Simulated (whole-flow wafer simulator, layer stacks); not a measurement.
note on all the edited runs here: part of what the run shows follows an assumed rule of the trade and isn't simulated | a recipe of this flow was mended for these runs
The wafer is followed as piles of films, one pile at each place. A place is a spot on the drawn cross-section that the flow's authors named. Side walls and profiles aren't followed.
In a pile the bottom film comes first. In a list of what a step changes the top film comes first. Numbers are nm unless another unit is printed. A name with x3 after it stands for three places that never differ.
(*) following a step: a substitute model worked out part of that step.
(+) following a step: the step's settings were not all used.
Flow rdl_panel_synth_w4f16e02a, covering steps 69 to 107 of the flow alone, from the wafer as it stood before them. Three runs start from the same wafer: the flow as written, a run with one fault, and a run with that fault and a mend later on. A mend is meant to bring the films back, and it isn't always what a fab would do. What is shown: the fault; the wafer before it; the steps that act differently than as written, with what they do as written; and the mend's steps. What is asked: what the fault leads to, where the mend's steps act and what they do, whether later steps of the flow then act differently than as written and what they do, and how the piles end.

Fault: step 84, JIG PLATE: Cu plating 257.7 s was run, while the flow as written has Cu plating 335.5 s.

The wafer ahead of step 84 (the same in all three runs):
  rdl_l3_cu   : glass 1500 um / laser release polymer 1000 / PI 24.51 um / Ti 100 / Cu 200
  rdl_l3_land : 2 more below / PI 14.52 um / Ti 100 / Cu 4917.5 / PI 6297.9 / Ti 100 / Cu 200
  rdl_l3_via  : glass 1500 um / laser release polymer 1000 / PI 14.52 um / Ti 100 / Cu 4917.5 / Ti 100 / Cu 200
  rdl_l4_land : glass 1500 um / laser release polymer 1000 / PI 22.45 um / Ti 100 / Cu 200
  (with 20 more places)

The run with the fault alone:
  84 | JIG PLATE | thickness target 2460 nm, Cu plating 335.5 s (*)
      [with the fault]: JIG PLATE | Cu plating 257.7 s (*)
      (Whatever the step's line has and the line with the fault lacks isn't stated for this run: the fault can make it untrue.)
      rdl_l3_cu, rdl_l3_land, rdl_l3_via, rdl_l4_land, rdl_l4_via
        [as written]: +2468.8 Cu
        [with the fault]: +1896.3 Cu
  Steps further on in the flow that do not act as written (1 other step is not shown; it differs only slightly, by no more than 2% or 0.5 nm, whichever is larger):
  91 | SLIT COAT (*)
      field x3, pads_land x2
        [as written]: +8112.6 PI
        [with the fault]: +7722.7 PI
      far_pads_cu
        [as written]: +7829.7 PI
        [with the fault]: +7663.2 PI
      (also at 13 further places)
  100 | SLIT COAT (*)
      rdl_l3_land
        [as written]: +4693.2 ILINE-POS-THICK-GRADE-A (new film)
        [with the fault]: +4858 ILINE-POS-THICK-GRADE-A (new film)
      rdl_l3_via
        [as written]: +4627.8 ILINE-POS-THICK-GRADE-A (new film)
        [with the fault]: +4847.7 ILINE-POS-THICK-GRADE-A (new film)
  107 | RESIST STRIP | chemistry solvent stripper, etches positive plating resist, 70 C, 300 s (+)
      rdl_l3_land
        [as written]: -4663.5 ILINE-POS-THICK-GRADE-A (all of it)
        [with the fault]: -4828.3 ILINE-POS-THICK-GRADE-A (all of it)
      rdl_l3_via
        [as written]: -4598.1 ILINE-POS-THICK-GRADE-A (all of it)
        [with the fault]: -4818 ILINE-POS-THICK-GRADE-A (all of it)
  At rdl_l2_cu, rdl_l2_land, rdl_l2_via and 6 more, the piles at the end differ from the flow's by more than 2% or 0.5 nm, whichever is larger.
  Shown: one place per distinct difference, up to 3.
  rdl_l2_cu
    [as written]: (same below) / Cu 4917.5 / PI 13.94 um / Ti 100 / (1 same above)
    [with the fault]: (same below) / Cu 4917.5 / PI 13.55 um / Ti 100 / (1 same above)
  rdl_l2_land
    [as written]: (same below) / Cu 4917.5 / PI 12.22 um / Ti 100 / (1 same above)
    [with the fault]: (same below) / Cu 4917.5 / PI 11.84 um / Ti 100 / (1 same above)
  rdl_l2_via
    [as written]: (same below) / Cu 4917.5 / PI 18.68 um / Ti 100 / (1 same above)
    [with the fault]: (same below) / Cu 4917.5 / PI 18.3 um / Ti 100 / (1 same above)

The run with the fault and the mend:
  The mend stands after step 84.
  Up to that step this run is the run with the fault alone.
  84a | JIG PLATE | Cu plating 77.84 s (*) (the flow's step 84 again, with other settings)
      rdl_l3_cu, rdl_l3_land, rdl_l3_via, rdl_l4_land, rdl_l4_via
        +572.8 Cu
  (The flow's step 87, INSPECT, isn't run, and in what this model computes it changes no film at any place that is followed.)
  Every later step of the flow that is run acts as written, at every place that is followed, to within 2% or 0.5 nm, whichever is larger.
  At the end the piles are close to the flow's at the places that both follow, differing by at most 2% or 0.5 nm, whichever is larger.
